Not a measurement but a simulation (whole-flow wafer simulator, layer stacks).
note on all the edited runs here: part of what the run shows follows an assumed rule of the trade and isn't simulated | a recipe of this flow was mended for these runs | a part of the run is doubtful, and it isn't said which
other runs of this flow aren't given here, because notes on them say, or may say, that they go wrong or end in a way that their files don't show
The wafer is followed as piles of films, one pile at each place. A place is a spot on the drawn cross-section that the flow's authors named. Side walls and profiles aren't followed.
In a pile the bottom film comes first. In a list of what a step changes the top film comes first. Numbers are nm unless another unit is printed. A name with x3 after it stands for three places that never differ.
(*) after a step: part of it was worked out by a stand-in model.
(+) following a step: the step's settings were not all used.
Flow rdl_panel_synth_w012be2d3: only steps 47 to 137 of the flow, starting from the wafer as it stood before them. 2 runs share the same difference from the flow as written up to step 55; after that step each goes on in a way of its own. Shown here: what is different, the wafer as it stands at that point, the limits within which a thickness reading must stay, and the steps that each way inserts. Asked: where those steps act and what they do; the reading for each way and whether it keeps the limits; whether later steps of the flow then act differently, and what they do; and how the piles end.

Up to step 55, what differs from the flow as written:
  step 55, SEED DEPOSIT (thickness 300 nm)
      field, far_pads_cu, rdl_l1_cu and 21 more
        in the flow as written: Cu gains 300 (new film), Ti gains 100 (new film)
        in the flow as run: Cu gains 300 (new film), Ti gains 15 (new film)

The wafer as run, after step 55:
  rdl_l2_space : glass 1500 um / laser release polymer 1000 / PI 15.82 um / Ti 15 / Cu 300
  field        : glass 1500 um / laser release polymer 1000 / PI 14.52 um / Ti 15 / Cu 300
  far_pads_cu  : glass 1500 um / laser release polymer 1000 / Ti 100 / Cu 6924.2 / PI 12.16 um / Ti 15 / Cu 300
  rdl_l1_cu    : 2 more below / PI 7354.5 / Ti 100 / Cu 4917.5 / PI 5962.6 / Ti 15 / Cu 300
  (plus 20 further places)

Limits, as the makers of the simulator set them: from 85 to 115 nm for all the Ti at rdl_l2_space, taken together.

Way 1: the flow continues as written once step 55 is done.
  The reading taken after step 55 is 15 nm, which is outside the limits.
  Later steps of the flow acting differently than as written (6 other steps are not shown; they differ only slightly, by no more than 2% or 0.5 nm, whichever is larger):
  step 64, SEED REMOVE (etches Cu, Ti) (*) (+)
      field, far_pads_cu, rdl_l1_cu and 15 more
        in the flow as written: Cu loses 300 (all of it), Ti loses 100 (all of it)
        going this way: Cu loses 300 (all of it), Ti loses 15 (all of it)
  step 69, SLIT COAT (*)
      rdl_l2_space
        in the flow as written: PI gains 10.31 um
        going this way: PI gains 10.25 um
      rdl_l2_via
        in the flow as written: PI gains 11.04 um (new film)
        going this way: PI gains 11.03 um (new film)
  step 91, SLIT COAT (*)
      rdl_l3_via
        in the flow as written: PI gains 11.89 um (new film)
        going this way: PI gains 11.9 um (new film)
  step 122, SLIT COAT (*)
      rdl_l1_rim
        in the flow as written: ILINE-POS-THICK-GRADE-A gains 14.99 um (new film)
        going this way: ILINE-POS-THICK-GRADE-A gains 14.98 um (new film)
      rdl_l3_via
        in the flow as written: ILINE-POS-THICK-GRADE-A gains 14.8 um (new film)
        going this way: ILINE-POS-THICK-GRADE-A gains 14.81 um (new film)
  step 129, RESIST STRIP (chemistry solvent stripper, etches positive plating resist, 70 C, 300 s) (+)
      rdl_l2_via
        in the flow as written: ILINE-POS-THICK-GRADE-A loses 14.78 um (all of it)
        going this way: ILINE-POS-THICK-GRADE-A loses 14.79 um (all of it)
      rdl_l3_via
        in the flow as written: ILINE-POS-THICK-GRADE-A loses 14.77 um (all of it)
        going this way: ILINE-POS-THICK-GRADE-A loses 14.78 um (all of it)
  The piles end different from the flow's at rdl_l2_cu, rdl_l2_land, rdl_l2_via, rdl_l2_rim, rdl_l3_land, rdl_l3_via by more than 2% or 0.5 nm, whichever is larger.
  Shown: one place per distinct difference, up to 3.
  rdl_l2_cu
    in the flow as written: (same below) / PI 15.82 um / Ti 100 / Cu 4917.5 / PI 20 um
    going this way: (same below) / PI 15.82 um / Ti 15 / Cu 4917.5 / PI 20.02 um
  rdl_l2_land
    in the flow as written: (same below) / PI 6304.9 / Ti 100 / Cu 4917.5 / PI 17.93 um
    going this way: (same below) / PI 6304.9 / Ti 15 / Cu 4917.5 / PI 17.94 um
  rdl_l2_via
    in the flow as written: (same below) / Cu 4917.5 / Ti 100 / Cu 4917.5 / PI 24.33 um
    going this way: (same below) / Cu 4917.5 / Ti 15 / Cu 4917.5 / PI 24.34 um

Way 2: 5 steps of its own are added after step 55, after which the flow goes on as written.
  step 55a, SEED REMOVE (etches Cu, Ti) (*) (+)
      field, far_pads_cu, rdl_l1_cu and 21 more
        Cu loses 300 (all of it), Ti loses 15 (all of it)
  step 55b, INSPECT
      does not change any film at any place that is followed
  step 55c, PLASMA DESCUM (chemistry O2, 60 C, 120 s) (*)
      does not change any film at any place that is followed
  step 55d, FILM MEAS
      does not change any film at any place that is followed
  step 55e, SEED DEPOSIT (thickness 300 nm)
      field, far_pads_cu, rdl_l1_cu and 21 more
        Cu gains 300 (new film), Ti gains 100 (new film)
  The reading taken after step 55e is 100 nm, which is within the limits.
  Later steps of the flow that are run all act as written at every place that is followed.
  The piles end the same as the flow's at every place that both follow.

Keeping within the limits: way 2. Outside them: way 1.
